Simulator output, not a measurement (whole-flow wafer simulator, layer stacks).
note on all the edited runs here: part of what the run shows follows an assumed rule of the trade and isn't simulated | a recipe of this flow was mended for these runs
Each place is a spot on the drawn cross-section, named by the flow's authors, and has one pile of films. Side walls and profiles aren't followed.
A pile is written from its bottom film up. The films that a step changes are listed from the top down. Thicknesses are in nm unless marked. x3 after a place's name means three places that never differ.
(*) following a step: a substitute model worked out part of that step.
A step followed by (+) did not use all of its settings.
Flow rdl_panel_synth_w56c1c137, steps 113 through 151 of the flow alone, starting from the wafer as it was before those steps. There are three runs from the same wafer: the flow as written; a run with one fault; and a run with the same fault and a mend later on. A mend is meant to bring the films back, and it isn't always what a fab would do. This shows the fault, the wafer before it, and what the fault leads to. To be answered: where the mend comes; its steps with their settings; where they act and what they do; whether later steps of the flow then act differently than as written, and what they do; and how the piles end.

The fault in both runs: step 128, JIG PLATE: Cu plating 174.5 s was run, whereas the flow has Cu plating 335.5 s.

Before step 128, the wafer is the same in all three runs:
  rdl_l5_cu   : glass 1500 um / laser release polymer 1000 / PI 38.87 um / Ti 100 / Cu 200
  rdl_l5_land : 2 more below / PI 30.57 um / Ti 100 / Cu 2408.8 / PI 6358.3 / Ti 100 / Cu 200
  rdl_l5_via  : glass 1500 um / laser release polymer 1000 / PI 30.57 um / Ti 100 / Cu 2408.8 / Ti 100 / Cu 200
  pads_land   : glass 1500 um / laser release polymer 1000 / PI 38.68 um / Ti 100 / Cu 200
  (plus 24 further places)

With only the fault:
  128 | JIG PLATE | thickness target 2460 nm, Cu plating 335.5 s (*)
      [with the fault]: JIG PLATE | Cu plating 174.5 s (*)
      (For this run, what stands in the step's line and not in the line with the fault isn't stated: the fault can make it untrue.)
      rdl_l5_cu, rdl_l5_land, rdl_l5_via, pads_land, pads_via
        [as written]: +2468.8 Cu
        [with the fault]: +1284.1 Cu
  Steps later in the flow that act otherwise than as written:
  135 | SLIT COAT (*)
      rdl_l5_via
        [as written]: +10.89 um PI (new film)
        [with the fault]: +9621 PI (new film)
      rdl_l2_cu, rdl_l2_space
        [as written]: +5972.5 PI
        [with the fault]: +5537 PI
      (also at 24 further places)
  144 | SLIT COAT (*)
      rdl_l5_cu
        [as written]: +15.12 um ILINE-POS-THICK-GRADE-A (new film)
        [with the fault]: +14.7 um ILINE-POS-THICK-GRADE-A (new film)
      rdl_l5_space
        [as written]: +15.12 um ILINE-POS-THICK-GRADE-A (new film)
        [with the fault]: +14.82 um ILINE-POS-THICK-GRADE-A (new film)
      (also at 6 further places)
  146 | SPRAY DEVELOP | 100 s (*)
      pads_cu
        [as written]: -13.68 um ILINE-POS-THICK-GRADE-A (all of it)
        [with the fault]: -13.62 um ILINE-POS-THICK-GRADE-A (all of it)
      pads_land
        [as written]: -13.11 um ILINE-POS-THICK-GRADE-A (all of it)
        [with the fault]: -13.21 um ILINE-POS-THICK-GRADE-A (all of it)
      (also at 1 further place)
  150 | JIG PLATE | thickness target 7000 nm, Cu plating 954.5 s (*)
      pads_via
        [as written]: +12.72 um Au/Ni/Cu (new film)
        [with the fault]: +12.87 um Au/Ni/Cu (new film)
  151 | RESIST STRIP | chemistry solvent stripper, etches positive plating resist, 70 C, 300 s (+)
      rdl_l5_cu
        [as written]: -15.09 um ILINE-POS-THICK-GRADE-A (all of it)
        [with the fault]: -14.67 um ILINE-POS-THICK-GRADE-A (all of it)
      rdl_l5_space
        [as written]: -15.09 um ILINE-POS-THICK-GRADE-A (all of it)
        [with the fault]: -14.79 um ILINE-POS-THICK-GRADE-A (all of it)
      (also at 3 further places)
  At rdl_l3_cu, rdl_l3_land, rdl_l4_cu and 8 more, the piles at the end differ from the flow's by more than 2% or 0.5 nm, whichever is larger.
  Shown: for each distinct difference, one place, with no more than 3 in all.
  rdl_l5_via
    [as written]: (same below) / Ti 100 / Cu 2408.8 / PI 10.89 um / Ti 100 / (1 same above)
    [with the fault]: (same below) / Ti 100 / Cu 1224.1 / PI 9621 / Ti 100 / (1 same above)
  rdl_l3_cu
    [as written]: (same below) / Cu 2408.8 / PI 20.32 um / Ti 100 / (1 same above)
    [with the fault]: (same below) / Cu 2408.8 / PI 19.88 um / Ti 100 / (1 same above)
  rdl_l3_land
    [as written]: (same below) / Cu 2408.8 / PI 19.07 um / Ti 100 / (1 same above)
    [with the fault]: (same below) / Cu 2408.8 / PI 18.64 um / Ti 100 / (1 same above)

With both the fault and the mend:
  After step 128 comes the mend.
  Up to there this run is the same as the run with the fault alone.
  128a | JIG PLATE | Cu plating 161 s (*) (a further turn of the flow's step 128, with different settings)
      rdl_l5_cu, rdl_l5_land, rdl_l5_via, pads_land, pads_via
        +1184.7 Cu
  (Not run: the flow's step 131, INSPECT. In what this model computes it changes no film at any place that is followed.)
  Every later step of the flow that is run acts as written at every place that is followed.
  The piles end the same as the flow's at every place that both follow.
